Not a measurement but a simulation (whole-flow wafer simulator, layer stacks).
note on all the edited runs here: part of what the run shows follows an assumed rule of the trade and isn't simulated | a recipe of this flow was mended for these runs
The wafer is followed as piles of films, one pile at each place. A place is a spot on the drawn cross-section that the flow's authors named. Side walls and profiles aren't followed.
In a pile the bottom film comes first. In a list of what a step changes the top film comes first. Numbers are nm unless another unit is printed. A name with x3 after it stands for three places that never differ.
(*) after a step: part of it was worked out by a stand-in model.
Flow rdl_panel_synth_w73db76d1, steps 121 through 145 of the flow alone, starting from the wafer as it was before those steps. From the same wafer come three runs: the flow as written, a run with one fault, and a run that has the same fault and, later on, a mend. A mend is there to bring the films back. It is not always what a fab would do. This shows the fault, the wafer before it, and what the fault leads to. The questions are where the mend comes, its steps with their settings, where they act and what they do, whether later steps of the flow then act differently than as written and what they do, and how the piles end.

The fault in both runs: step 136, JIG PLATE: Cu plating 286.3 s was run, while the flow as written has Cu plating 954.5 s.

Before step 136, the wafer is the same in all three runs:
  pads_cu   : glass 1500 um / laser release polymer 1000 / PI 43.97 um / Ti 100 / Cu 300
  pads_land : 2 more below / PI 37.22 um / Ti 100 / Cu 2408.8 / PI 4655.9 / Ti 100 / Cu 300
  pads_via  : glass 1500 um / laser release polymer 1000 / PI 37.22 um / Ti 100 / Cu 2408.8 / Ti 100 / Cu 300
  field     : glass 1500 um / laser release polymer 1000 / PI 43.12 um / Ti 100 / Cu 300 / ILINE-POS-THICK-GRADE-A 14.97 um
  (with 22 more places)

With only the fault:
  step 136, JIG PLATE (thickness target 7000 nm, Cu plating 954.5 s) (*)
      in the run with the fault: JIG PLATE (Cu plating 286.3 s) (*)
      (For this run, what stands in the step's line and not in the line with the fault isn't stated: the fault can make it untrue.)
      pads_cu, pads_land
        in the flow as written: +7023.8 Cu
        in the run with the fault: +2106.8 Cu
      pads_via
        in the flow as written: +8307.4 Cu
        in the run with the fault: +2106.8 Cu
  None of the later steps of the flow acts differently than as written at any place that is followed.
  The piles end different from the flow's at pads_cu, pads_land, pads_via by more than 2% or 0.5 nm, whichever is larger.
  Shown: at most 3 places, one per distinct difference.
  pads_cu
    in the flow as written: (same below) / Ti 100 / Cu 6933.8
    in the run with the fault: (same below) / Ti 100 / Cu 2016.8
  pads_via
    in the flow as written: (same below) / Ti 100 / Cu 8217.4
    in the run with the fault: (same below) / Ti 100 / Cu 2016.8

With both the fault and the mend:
  After step 136 comes the mend.
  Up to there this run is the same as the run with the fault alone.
  step 136a, JIG PLATE (Cu plating 668.1 s) (*) (the flow's step 136, run once more with other settings)
      pads_cu, pads_land
        +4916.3 Cu
      pads_via
        +6199.3 Cu
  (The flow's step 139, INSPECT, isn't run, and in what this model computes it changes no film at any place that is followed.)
  None of the later steps of the flow acts differently than as written at any place that is followed.
  When the end is reached, the piles differ only a little from the flow's at the places that both follow, at most by 2% or 0.5 nm, whichever is larger.
